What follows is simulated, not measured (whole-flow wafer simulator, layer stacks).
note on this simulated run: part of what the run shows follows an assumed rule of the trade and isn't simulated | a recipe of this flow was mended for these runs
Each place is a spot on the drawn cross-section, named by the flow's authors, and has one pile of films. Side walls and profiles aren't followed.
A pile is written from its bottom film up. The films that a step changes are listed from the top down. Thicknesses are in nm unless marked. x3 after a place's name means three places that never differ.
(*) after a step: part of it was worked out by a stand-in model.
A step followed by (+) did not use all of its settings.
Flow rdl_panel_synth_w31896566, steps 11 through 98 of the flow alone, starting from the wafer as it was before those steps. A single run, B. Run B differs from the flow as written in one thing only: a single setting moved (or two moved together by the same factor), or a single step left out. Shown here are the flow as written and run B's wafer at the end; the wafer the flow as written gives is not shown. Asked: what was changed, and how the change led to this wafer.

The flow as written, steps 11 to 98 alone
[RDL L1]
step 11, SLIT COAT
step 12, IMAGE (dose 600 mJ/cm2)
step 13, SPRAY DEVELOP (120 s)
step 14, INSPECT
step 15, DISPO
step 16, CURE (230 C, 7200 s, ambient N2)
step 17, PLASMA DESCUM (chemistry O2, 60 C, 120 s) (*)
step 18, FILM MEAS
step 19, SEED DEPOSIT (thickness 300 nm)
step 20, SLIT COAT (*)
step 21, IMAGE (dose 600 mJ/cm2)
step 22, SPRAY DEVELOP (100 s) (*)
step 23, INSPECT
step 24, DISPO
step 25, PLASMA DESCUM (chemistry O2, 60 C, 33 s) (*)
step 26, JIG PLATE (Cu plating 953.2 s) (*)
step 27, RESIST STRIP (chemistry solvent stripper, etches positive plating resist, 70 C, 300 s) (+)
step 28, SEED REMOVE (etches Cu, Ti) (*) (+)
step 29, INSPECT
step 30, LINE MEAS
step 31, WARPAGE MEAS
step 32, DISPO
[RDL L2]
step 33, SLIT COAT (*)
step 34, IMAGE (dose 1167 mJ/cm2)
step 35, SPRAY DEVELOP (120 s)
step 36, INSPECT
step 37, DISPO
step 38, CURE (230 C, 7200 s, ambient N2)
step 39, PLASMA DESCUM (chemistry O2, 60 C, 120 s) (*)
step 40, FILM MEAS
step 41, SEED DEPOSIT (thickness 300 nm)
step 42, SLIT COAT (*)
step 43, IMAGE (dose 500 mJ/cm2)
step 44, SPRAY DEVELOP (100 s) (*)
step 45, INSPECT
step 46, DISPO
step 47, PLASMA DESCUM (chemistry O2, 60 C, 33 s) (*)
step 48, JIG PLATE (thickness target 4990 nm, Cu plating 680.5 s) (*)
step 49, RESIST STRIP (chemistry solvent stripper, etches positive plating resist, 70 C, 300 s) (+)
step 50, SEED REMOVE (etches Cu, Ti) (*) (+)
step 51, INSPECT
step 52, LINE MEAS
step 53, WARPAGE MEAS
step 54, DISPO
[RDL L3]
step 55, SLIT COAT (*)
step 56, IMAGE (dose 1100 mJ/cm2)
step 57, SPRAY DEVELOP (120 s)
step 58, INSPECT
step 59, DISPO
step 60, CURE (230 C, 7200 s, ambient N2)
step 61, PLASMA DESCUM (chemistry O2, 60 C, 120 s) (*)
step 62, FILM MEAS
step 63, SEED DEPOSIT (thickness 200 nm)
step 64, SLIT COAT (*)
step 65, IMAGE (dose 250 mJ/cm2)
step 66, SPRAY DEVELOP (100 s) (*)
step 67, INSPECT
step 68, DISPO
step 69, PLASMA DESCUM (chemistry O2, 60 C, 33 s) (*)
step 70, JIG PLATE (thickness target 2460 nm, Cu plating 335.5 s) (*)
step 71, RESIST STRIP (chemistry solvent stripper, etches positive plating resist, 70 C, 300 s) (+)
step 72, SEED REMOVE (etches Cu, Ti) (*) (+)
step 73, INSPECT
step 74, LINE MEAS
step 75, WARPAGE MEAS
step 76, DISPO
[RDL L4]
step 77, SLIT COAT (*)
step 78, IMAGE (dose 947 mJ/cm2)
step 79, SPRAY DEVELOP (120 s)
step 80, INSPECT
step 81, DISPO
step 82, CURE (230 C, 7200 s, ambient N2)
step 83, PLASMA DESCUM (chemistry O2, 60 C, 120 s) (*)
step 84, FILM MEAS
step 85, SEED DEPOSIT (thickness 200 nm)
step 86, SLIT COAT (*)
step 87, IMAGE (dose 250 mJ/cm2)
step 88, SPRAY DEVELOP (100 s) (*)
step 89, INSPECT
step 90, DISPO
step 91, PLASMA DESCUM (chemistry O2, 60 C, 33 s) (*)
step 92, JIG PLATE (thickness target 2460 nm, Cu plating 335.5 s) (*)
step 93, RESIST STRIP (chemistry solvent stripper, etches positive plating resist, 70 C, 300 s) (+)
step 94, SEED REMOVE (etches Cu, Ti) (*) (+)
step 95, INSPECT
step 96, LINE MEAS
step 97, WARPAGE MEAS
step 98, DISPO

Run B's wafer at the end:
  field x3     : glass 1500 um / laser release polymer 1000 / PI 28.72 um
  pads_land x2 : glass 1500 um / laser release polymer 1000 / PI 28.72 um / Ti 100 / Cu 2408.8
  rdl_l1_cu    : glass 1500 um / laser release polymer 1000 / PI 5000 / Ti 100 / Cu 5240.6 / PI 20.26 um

The reason: step 26, JIG PLATE: Cu plating 724.4 s was run, though the flow has Cu plating 953.2 s.

Step by step, how the change led to this:
  step 26, JIG PLATE (Cu plating 953.2 s) (*)
      rdl_l1_cu, rdl_l1_via, rdl_l1_rim, rdl_l2_land, rdl_l2_via: +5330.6 Cu (it would be, as written: +7014.2 Cu)
  step 33, SLIT COAT (*)
      rdl_l1_space: +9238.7 PI (it would be, as written: +10.38 um PI)
      field x3, rdl_l3_cu, rdl_l3_space and 9 more: +7674.4 PI (it would be, as written: +8062.5 PI)
      (and at 5 other places as well)
  step 42, SLIT COAT (*)
      rdl_l2_cu, rdl_l2_space: +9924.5 ILINE-POS-THICK-GRADE-A (new film) (it would be, as written: +10.13 um ILINE-POS-THICK-GRADE-A (new film))
      rdl_l1_space: +10.29 um ILINE-POS-THICK-GRADE-A (new film) (it would be, as written: +10.52 um ILINE-POS-THICK-GRADE-A (new film))
      (and at 3 other places as well)
  step 44, SPRAY DEVELOP (100 s) (*)
      rdl_l2_cu: -9924.5 ILINE-POS-THICK-GRADE-A (all of it) (it would be, as written: -10.13 um ILINE-POS-THICK-GRADE-A (all of it))
      rdl_l2_land: -7370.3 ILINE-POS-THICK-GRADE-A (all of it) (it would be, as written: -7139.5 ILINE-POS-THICK-GRADE-A (all of it))
      (and at 1 other place as well)
  step 49, RESIST STRIP (chemistry solvent stripper, etches positive plating resist, 70 C, 300 s) (+)
      rdl_l2_space: -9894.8 ILINE-POS-THICK-GRADE-A (all of it) (it would be, as written: -10.1 um ILINE-POS-THICK-GRADE-A (all of it))
      rdl_l1_space: -10.26 um ILINE-POS-THICK-GRADE-A (all of it) (it would be, as written: -10.49 um ILINE-POS-THICK-GRADE-A (all of it))
      (and at 1 other place as well)
  step 55, SLIT COAT (*)
      rdl_l1_space: +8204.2 PI (it would be, as written: +8409.5 PI)
      rdl_l1_via: +8199.8 PI (it would be, as written: +8010.4 PI)
      (and at 4 other places as well)
  step 64, SLIT COAT (*)
      rdl_l1_via: +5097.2 ILINE-POS-THICK-GRADE-A (new film) (it would be, as written: +4989.6 ILINE-POS-THICK-GRADE-A (new film))
      rdl_l2_land: +4254.2 ILINE-POS-THICK-GRADE-A (new film) (it would be, as written: +4157.2 ILINE-POS-THICK-GRADE-A (new film))
      (and at 1 other place as well)
  step 71, RESIST STRIP (chemistry solvent stripper, etches positive plating resist, 70 C, 300 s) (+)
      rdl_l1_via: -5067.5 ILINE-POS-THICK-GRADE-A (all of it) (it would be, as written: -4959.9 ILINE-POS-THICK-GRADE-A (all of it))
      rdl_l2_land: -4224.5 ILINE-POS-THICK-GRADE-A (all of it) (it would be, as written: -4127.5 ILINE-POS-THICK-GRADE-A (all of it))
      (and at 1 other place as well)
